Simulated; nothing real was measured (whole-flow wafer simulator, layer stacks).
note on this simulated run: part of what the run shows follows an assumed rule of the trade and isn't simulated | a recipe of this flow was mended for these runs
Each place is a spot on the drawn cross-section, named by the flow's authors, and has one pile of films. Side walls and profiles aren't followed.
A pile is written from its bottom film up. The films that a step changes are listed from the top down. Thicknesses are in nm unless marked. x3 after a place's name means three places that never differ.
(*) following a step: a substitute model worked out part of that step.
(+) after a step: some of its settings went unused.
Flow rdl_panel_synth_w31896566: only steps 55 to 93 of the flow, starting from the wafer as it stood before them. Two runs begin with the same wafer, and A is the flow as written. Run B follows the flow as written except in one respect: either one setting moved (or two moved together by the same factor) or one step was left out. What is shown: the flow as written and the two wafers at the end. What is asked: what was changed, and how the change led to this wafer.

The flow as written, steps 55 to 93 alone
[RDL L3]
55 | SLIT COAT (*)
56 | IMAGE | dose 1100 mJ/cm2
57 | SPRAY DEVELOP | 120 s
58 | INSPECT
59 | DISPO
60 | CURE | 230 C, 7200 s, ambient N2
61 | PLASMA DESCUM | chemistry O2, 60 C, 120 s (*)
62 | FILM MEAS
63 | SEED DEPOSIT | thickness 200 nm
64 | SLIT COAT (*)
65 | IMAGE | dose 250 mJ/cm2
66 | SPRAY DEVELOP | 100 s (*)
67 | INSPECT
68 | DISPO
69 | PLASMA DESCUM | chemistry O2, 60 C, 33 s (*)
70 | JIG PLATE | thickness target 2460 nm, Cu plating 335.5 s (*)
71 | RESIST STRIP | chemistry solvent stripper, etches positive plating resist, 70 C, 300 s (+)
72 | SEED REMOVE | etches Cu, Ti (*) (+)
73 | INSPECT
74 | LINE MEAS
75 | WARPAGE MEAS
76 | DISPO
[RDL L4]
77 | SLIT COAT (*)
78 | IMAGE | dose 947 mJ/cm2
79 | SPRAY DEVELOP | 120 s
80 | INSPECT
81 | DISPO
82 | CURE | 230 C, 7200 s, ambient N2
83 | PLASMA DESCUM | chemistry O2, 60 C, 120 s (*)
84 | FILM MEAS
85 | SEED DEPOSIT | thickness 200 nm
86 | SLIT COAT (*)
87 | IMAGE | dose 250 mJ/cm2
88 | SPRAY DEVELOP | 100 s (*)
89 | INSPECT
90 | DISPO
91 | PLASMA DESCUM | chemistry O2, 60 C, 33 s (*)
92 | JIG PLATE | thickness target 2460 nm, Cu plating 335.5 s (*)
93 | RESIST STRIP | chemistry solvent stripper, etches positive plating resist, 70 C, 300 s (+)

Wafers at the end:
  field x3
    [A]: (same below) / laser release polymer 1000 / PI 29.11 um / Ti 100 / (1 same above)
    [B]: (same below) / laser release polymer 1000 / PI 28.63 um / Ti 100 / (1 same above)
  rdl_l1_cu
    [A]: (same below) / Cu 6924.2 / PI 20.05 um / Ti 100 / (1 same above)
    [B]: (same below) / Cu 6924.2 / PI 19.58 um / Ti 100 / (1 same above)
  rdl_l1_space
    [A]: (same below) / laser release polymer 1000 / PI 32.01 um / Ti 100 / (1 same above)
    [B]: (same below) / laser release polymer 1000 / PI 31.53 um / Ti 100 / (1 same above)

The reason: step 70, JIG PLATE: Cu plating 239.2 s was run, while the flow as written has Cu plating 335.5 s.

Step by step, how the change led to this:
  70 | JIG PLATE | thickness target 2460 nm, Cu plating 335.5 s (*)
      rdl_l3_cu, rdl_l3_land, rdl_l3_via, rdl_l4_land, rdl_l4_via: A Cu gains 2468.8 | B Cu gains 1760.2
  77 | SLIT COAT (*)
      field x3, pads_land x2: A PI gains 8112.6 | B PI gains 7631.8
      rdl_l1_cu: A PI gains 7979.2 | B PI gains 7500.9
      (also at 13 further places)
  86 | SLIT COAT (*)
      rdl_l3_land: A ILINE-POS-THICK-GRADE-A gains 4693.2 (new film) | B ILINE-POS-THICK-GRADE-A gains 4901.9 (new film)
      rdl_l3_via: A ILINE-POS-THICK-GRADE-A gains 4627.8 (new film) | B ILINE-POS-THICK-GRADE-A gains 4906.3 (new film)
  93 | RESIST STRIP | chemistry solvent stripper, etches positive plating resist, 70 C, 300 s (+)
      rdl_l3_land: A ILINE-POS-THICK-GRADE-A loses 4663.5 (all of it) | B ILINE-POS-THICK-GRADE-A loses 4872.2 (all of it)
      rdl_l3_via: A ILINE-POS-THICK-GRADE-A loses 4598.1 (all of it) | B ILINE-POS-THICK-GRADE-A loses 4876.6 (all of it)
